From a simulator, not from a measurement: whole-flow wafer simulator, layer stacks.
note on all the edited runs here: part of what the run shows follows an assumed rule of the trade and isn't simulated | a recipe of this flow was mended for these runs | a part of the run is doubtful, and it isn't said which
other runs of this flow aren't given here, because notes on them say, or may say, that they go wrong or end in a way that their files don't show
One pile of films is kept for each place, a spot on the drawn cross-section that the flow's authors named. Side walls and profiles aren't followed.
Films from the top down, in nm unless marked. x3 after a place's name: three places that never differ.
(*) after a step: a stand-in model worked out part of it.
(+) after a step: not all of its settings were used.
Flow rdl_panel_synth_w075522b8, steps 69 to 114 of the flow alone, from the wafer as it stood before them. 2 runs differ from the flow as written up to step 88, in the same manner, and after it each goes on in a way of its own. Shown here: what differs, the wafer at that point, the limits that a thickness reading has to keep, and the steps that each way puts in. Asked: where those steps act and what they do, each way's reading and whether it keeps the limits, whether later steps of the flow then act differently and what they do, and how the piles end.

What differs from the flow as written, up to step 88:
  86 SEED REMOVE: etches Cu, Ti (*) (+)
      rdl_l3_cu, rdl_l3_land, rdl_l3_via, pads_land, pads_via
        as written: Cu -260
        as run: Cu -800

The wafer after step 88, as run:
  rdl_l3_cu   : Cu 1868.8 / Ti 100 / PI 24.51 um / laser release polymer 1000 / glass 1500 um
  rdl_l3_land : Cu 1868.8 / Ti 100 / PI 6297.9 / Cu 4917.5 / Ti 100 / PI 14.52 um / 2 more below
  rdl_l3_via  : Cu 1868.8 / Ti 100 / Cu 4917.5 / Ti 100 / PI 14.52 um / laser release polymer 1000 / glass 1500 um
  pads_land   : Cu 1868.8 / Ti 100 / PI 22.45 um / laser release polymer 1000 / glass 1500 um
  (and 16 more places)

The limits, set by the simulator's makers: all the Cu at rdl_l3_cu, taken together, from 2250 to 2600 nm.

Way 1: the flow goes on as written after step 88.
  The reading after step 88: 1868.8 nm, outside the limits.
  Later steps of the flow that act differently than as written (1 more step differs only slightly, by at most 2% or 0.5 nm, whichever is larger, and isn't shown):
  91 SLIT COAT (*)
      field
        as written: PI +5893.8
        this way: PI +5693.1
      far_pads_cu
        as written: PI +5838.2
        this way: PI +5638
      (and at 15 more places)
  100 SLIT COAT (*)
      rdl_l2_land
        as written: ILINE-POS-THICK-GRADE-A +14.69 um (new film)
        this way: ILINE-POS-THICK-GRADE-A +14.68 um (new film)
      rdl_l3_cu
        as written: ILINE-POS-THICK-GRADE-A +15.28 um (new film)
        this way: ILINE-POS-THICK-GRADE-A +15.25 um (new film)
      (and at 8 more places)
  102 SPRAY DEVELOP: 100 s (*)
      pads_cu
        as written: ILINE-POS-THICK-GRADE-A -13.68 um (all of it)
        this way: ILINE-POS-THICK-GRADE-A -13.65 um (all of it)
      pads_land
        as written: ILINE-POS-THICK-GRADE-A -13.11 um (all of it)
        this way: ILINE-POS-THICK-GRADE-A -13.16 um (all of it)
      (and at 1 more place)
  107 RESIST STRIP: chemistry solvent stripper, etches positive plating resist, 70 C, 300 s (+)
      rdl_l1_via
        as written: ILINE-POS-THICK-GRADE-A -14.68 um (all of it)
        this way: ILINE-POS-THICK-GRADE-A -14.67 um (all of it)
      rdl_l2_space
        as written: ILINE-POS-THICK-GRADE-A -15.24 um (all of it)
        this way: ILINE-POS-THICK-GRADE-A -15.25 um (all of it)
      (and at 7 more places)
  At the end the piles differ from the flow's by more than 2% or 0.5 nm, whichever is larger, at rdl_l3_cu, rdl_l2_rim, rdl_l3_land, rdl_l3_via, pads_land, pads_via.
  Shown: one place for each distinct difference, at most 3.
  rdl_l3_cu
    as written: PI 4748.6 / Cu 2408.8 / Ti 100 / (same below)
    this way: PI 4851.1 / Cu 1868.8 / Ti 100 / (same below)
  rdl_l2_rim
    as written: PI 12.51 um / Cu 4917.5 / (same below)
    this way: PI 12.06 um / Cu 4917.5 / (same below)
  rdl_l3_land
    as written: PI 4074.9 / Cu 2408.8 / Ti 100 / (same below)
    this way: PI 4099.9 / Cu 1868.8 / Ti 100 / (same below)

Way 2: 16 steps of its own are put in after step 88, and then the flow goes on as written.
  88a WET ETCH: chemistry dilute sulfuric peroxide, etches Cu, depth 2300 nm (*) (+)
      rdl_l3_cu, rdl_l3_land, rdl_l3_via, pads_land, pads_via
        Cu -1868.8 (all of it)
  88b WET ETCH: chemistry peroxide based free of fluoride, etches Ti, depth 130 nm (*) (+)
      rdl_l3_cu, rdl_l3_land, rdl_l3_via, pads_land, pads_via
        Ti -100 (all of it)
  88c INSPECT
      changes no film at any place that is followed
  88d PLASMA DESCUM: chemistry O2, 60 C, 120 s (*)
      changes no film at any place that is followed
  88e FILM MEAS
      changes no film at any place that is followed
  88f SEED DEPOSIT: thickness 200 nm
      field, far_pads_cu, rdl_l1_cu and 17 more
        Cu +200 (new film), Ti +100 (new film)
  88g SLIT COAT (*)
      field, pads_cu, pads_space, pads_land, pads_via
        ILINE-POS-THICK-GRADE-A +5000 (new film)
      rdl_l3_cu, rdl_l3_space
        ILINE-POS-THICK-GRADE-A +4648.1 (new film)
      far_pads_cu
        ILINE-POS-THICK-GRADE-A +4858.1 (new film)
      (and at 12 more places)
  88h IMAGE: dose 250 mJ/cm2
      changes no film at any place that is followed
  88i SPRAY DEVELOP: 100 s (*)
      pads_land, pads_via
        ILINE-POS-THICK-GRADE-A -5000 (all of it)
      rdl_l3_cu
        ILINE-POS-THICK-GRADE-A -4648.1 (all of it)
      rdl_l3_land
        ILINE-POS-THICK-GRADE-A -2919.1 (all of it)
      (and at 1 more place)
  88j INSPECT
      changes no film at any place that is followed
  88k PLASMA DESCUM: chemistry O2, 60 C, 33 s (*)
      field, far_pads_cu, rdl_l1_cu and 12 more
        ILINE-POS-THICK-GRADE-A -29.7
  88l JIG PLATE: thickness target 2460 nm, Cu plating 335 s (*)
      rdl_l3_cu, rdl_l3_land, rdl_l3_via, pads_land, pads_via
        Cu +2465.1
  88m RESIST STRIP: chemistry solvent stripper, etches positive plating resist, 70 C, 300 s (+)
      field, pads_cu, pads_space
        ILINE-POS-THICK-GRADE-A -4970.3 (all of it)
      far_pads_cu
        ILINE-POS-THICK-GRADE-A -4828.4 (all of it)
      rdl_l1_cu
        ILINE-POS-THICK-GRADE-A -5036.1 (all of it)
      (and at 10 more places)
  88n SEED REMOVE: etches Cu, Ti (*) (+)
      field, far_pads_cu, rdl_l1_cu and 12 more
        Cu -200 (all of it), Ti -100 (all of it)
      rdl_l3_cu, rdl_l3_land, rdl_l3_via, pads_land, pads_via
        Cu -260
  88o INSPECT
      changes no film at any place that is followed
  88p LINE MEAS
      changes no film at any place that is followed
  The reading after step 88p: 2405.1 nm, within the limits.
  Later steps of the flow that act differently than as written (1 more step differs only slightly, by at most 2% or 0.5 nm, whichever is larger, and isn't shown):
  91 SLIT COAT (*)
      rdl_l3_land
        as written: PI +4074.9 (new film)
        this way: PI +4186.6 (new film)
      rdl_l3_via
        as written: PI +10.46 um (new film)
        this way: PI +10.6 um (new film)
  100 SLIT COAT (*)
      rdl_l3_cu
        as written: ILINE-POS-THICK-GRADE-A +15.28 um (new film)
        this way: ILINE-POS-THICK-GRADE-A +15.31 um (new film)
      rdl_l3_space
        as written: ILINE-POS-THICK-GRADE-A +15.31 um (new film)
        this way: ILINE-POS-THICK-GRADE-A +15.34 um (new film)
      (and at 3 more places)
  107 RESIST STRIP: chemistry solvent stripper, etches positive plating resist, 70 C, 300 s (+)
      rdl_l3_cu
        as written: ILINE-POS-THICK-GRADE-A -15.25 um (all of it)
        this way: ILINE-POS-THICK-GRADE-A -15.28 um (all of it)
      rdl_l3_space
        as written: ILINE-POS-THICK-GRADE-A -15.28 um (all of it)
        this way: ILINE-POS-THICK-GRADE-A -15.31 um (all of it)
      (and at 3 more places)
  At the end the piles differ from the flow's by more than 2% or 0.5 nm, whichever is larger, at rdl_l3_land.
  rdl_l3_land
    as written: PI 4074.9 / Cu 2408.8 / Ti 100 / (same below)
    this way: PI 4186.6 / Cu 2405.1 / Ti 100 / (same below)

Within the limits: way 2. Outside them: way 1.
